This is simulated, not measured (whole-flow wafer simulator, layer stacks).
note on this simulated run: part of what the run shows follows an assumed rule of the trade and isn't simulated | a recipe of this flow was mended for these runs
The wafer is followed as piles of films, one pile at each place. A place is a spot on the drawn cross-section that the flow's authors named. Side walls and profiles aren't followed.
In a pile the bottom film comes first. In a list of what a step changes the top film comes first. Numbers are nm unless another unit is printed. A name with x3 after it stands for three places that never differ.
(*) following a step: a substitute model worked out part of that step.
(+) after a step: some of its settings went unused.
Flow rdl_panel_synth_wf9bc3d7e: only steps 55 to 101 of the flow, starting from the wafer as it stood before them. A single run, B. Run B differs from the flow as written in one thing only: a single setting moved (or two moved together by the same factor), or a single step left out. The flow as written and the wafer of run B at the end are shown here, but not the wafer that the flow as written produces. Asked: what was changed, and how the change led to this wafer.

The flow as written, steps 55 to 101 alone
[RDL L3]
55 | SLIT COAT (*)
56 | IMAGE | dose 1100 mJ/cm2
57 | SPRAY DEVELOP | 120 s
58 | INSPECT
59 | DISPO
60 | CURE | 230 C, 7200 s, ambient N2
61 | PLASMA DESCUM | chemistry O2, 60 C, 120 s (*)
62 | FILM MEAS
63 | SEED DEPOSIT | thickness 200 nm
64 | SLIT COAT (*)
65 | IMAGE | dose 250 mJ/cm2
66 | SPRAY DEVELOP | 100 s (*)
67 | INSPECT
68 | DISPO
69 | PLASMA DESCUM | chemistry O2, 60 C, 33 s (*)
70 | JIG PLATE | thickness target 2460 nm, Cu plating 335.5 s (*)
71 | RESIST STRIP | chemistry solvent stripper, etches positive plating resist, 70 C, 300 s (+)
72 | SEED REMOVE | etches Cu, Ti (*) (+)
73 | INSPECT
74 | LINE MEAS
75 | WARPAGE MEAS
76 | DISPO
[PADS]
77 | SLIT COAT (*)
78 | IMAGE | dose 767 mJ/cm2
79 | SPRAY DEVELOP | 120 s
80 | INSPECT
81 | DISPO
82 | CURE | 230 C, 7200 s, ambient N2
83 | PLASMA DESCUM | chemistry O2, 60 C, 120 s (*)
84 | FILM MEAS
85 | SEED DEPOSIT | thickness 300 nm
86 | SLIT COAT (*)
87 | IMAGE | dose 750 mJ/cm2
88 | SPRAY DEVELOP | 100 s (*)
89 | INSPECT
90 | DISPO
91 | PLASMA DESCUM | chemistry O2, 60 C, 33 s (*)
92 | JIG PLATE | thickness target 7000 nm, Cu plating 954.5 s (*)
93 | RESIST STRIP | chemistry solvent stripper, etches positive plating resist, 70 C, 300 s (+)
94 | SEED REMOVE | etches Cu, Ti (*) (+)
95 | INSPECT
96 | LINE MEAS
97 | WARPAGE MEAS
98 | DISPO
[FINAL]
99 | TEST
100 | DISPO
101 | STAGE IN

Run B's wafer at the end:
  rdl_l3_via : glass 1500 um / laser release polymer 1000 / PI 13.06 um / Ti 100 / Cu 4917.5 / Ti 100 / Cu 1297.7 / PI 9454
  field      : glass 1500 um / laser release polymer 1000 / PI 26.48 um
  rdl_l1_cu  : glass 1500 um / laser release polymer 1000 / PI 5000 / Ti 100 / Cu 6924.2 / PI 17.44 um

Cause: step 70, JIG PLATE: Cu plating 184.5 s was run, though the flow has Cu plating 335.5 s.

Step by step, how the change led to this:
  70 | JIG PLATE | thickness target 2460 nm, Cu plating 335.5 s (*)
      rdl_l3_cu, rdl_l3_land, rdl_l3_via, pads_land, pads_via: +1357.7 Cu (in the flow as written it would be: +2468.8 Cu)
  77 | SLIT COAT (*)
      rdl_l3_via: +9454 PI (new film) (in the flow as written it would be: +10.46 um PI (new film))
      field: +5485.9 PI (in the flow as written it would be: +5893.8 PI)
      (and at 14 other places as well)
  86 | SLIT COAT (*)
      rdl_l2_space: +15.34 um ILINE-POS-THICK-GRADE-A (new film) (in the flow as written it would be: +15.33 um ILINE-POS-THICK-GRADE-A (new film))
      rdl_l2_land: +14.61 um ILINE-POS-THICK-GRADE-A (new film) (in the flow as written it would be: +14.62 um ILINE-POS-THICK-GRADE-A (new film))
      (and at 9 other places as well)
  88 | SPRAY DEVELOP | 100 s (*)
      pads_cu: -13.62 um ILINE-POS-THICK-GRADE-A (all of it) (in the flow as written it would be: -13.68 um ILINE-POS-THICK-GRADE-A (all of it))
      pads_land: -13.21 um ILINE-POS-THICK-GRADE-A (all of it) (in the flow as written it would be: -13.11 um ILINE-POS-THICK-GRADE-A (all of it))
      (and at 1 other place as well)
  92 | JIG PLATE | thickness target 7000 nm, Cu plating 954.5 s (*)
      pads_via: +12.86 um Au/Ni/Cu (new film) (in the flow as written it would be: +12.72 um Au/Ni/Cu (new film))
  93 | RESIST STRIP | chemistry solvent stripper, etches positive plating resist, 70 C, 300 s (+)
      rdl_l2_cu: -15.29 um ILINE-POS-THICK-GRADE-A (all of it) (in the flow as written it would be: -15.28 um ILINE-POS-THICK-GRADE-A (all of it))
      rdl_l2_space: -15.31 um ILINE-POS-THICK-GRADE-A (all of it) (in the flow as written it would be: -15.3 um ILINE-POS-THICK-GRADE-A (all of it))
      (and at 7 other places as well)
